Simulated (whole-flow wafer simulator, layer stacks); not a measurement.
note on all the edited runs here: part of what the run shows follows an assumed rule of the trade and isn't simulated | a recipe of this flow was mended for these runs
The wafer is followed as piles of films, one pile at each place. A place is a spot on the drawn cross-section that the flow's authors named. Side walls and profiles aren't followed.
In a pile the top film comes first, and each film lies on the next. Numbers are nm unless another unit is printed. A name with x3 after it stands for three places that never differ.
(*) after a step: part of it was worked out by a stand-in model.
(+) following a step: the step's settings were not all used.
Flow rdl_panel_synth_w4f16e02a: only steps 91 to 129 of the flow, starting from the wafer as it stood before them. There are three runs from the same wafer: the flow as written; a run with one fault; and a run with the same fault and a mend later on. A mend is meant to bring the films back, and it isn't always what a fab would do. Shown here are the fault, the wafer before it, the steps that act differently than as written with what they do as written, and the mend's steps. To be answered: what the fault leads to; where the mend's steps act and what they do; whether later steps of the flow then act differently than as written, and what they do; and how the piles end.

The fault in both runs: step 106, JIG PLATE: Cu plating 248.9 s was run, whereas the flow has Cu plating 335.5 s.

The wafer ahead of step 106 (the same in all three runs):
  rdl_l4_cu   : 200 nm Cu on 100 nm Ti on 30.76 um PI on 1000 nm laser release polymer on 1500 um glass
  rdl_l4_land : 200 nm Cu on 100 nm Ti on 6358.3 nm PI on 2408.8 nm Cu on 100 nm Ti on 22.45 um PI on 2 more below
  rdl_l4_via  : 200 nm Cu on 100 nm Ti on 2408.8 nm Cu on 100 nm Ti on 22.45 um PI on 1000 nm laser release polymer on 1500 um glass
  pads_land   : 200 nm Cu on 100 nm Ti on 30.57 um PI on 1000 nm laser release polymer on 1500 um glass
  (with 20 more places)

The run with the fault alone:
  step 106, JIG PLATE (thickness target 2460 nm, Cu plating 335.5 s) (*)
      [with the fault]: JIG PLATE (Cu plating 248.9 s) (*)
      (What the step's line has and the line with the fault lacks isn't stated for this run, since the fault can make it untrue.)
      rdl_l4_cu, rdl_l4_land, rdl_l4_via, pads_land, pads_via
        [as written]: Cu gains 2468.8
        [with the fault]: Cu gains 1831.6
  Steps further on in the flow that do not act as written (1 more step, not shown, differs only slightly: by at most 2% or 0.5 nm, whichever is larger):
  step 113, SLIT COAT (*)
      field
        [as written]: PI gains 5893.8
        [with the fault]: PI gains 5657.4
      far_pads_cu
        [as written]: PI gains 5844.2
        [with the fault]: PI gains 5608.3
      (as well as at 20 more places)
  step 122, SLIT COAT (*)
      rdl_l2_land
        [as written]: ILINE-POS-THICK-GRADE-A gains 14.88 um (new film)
        [with the fault]: ILINE-POS-THICK-GRADE-A gains 14.87 um (new film)
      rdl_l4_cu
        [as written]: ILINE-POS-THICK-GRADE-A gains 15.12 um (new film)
        [with the fault]: ILINE-POS-THICK-GRADE-A gains 14.91 um (new film)
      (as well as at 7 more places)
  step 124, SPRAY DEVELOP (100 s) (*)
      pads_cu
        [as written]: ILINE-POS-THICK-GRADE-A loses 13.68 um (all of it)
        [with the fault]: ILINE-POS-THICK-GRADE-A loses 13.65 um (all of it)
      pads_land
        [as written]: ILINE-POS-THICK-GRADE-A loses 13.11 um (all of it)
        [with the fault]: ILINE-POS-THICK-GRADE-A loses 13.17 um (all of it)
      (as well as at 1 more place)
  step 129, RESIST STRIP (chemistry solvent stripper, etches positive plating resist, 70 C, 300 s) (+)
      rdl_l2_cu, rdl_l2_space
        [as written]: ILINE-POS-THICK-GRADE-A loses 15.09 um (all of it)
        [with the fault]: ILINE-POS-THICK-GRADE-A loses 15.1 um (all of it)
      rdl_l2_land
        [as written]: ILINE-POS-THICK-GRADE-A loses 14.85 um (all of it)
        [with the fault]: ILINE-POS-THICK-GRADE-A loses 14.84 um (all of it)
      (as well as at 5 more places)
  By the end, the piles at rdl_l3_land, rdl_l4_cu, rdl_l4_space, rdl_l4_land, rdl_l4_via, pads_land, pads_via depart from the flow's by more than 2% or 0.5 nm, whichever is larger.
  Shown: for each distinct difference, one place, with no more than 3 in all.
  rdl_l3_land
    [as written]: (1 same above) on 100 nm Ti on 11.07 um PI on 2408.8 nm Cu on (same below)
    [with the fault]: (1 same above) on 100 nm Ti on 10.84 um PI on 2408.8 nm Cu on (same below)
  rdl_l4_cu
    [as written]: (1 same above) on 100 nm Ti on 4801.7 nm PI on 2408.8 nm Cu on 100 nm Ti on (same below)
    [with the fault]: (1 same above) on 100 nm Ti on 4637.4 nm PI on 1771.6 nm Cu on 100 nm Ti on (same below)
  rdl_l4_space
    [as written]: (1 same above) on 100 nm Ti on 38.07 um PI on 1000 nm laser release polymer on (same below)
    [with the fault]: (1 same above) on 100 nm Ti on 37.23 um PI on 1000 nm laser release polymer on (same below)

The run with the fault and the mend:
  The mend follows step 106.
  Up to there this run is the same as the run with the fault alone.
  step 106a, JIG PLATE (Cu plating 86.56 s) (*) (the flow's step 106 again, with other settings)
      rdl_l4_cu, rdl_l4_land, rdl_l4_via, pads_land, pads_via
        Cu gains 637
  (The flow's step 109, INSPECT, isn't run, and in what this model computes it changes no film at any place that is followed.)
  Every later step of the flow that is run acts as written, at every place that is followed, to within 2% or 0.5 nm, whichever is larger.
  When the end is reached, the piles differ only a little from the flow's at the places that both follow, at most by 2% or 0.5 nm, whichever is larger.
